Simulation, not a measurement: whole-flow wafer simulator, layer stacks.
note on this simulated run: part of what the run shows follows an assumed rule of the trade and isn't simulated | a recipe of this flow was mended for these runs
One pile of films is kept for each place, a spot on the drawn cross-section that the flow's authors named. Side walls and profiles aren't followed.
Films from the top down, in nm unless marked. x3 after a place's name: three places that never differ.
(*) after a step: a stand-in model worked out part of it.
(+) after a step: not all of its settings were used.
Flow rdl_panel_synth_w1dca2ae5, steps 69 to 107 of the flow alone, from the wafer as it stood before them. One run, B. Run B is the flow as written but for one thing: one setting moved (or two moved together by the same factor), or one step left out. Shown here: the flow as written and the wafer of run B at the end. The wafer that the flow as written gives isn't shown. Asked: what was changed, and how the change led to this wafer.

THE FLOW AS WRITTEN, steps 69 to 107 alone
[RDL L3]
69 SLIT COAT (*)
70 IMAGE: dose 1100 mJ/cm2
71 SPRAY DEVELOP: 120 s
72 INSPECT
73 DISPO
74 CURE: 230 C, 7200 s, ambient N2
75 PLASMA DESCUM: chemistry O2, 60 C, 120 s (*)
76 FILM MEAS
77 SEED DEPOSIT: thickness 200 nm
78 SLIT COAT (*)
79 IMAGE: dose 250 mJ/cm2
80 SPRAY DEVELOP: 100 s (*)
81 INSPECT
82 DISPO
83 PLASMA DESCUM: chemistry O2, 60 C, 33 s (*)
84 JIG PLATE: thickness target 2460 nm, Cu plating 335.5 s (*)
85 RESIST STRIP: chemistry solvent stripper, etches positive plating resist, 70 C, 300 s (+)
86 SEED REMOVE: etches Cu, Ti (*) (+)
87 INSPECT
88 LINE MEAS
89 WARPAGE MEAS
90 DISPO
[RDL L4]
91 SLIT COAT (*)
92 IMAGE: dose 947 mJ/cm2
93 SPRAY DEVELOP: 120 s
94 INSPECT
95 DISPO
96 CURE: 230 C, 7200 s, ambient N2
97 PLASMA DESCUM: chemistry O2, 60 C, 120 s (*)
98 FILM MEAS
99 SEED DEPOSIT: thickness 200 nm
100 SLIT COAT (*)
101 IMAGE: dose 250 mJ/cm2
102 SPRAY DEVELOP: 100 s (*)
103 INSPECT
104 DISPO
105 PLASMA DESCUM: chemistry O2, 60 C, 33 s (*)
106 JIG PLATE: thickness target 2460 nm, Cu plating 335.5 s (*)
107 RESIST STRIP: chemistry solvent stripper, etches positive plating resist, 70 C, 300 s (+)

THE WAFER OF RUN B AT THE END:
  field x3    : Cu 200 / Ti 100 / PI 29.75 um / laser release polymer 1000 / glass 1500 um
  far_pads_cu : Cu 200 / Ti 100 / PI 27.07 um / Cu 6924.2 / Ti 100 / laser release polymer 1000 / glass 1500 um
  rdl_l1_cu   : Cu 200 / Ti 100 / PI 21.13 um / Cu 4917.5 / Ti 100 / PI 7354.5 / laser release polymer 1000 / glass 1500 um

The cause: step 84, JIG PLATE: Cu plating 170.8 s was run, where the flow has Cu plating 335.5 s.

How the change led to this, step by step:
  84 JIG PLATE: thickness target 2460 nm, Cu plating 335.5 s (*)
      rdl_l3_cu, rdl_l3_land, rdl_l3_via, rdl_l4_land, rdl_l4_via: Cu +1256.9 (as written it would be: Cu +2468.8)
  91 SLIT COAT (*)
      field x3, pads_land x2: PI +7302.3 (as written it would be: PI +8112.6)
      far_pads_cu: PI +7027.8 (as written it would be: PI +7829.7)
      (and at 15 more places)
  100 SLIT COAT (*)
      rdl_l3_land: ILINE-POS-THICK-GRADE-A +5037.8 (new film) (as written it would be: ILINE-POS-THICK-GRADE-A +4693.2 (new film))
      rdl_l3_via: ILINE-POS-THICK-GRADE-A +5115.4 (new film) (as written it would be: ILINE-POS-THICK-GRADE-A +4627.8 (new film))
      (and at 1 more place)
  102 SPRAY DEVELOP: 100 s (*)
      rdl_l4_land: ILINE-POS-THICK-GRADE-A -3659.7 (all of it) (as written it would be: ILINE-POS-THICK-GRADE-A -3532.2 (all of it))
  107 RESIST STRIP: chemistry solvent stripper, etches positive plating resist, 70 C, 300 s (+)
      rdl_l3_land: ILINE-POS-THICK-GRADE-A -5008.1 (all of it) (as written it would be: ILINE-POS-THICK-GRADE-A -4663.5 (all of it))
      rdl_l3_via: ILINE-POS-THICK-GRADE-A -5085.7 (all of it) (as written it would be: ILINE-POS-THICK-GRADE-A -4598.1 (all of it))
